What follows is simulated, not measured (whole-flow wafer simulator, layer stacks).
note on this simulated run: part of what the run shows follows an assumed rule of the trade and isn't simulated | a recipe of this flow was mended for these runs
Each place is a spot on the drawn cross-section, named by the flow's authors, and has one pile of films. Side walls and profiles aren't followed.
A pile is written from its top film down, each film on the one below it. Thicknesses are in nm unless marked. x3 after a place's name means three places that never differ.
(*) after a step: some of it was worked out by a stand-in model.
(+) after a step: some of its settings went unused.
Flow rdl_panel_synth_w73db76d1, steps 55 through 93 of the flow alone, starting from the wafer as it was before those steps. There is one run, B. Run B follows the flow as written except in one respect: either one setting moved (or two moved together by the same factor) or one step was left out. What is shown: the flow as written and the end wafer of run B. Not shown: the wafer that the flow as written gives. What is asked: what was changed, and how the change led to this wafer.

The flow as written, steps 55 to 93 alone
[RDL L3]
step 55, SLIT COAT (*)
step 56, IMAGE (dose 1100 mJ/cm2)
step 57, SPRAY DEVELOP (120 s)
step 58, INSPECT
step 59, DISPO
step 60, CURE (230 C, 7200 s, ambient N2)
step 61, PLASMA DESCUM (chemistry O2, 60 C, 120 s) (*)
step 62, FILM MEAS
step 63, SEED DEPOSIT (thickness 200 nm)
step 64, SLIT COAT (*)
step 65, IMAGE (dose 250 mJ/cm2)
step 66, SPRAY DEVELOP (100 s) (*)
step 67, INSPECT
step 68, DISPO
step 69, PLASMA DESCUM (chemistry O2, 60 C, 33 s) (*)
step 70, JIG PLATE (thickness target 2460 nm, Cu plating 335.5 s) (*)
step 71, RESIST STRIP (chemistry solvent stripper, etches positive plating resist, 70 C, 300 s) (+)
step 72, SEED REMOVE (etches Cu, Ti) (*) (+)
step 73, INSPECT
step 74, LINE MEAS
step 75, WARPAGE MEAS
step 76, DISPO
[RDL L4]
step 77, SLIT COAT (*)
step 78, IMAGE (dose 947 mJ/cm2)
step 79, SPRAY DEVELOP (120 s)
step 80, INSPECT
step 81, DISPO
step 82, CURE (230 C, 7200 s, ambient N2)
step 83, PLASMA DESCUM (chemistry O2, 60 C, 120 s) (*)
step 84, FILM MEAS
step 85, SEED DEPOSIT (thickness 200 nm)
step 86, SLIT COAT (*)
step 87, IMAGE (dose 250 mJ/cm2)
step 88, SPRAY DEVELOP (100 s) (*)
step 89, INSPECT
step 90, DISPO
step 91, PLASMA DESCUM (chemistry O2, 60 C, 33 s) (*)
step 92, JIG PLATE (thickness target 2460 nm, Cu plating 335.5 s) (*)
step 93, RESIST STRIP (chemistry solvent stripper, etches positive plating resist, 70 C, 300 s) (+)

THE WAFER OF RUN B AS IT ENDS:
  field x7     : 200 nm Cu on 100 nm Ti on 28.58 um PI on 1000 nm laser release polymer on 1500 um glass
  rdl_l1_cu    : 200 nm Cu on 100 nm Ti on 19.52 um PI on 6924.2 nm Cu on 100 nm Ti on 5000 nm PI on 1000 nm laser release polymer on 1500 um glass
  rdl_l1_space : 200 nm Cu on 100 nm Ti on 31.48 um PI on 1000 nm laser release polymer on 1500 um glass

What caused this: step 70, JIG PLATE: Cu plating 228.8 s was run, whereas the flow has Cu plating 335.5 s.

The path from the change to this, step by step:
  step 70, JIG PLATE (thickness target 2460 nm, Cu plating 335.5 s) (*)
      rdl_l3_cu, rdl_l3_land, rdl_l3_via, rdl_l4_land, rdl_l4_via: Cu gains 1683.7 (it would be, as written: Cu gains 2468.8)
  step 77, SLIT COAT (*)
      field x7, rdl_l5_land x2: PI gains 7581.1 (it would be, as written: PI gains 8112.6)
      rdl_l1_cu: PI gains 7450.5 (it would be, as written: PI gains 7979.2)
      (also at 13 further places)
  step 86, SLIT COAT (*)
      rdl_l3_land: ILINE-POS-THICK-GRADE-A gains 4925 (new film) (it would be, as written: ILINE-POS-THICK-GRADE-A gains 4693.2 (new film))
      rdl_l3_via: ILINE-POS-THICK-GRADE-A gains 4945.2 (new film) (it would be, as written: ILINE-POS-THICK-GRADE-A gains 4627.8 (new film))
      (also at 1 further place)
  step 88, SPRAY DEVELOP (100 s) (*)
      rdl_l4_land: ILINE-POS-THICK-GRADE-A loses 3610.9 (all of it) (it would be, as written: ILINE-POS-THICK-GRADE-A loses 3532.2 (all of it))
  step 93, RESIST STRIP (chemistry solvent stripper, etches positive plating resist, 70 C, 300 s) (+)
      rdl_l3_land: ILINE-POS-THICK-GRADE-A loses 4895.3 (all of it) (it would be, as written: ILINE-POS-THICK-GRADE-A loses 4663.5 (all of it))
      rdl_l3_via: ILINE-POS-THICK-GRADE-A loses 4915.5 (all of it) (it would be, as written: ILINE-POS-THICK-GRADE-A loses 4598.1 (all of it))
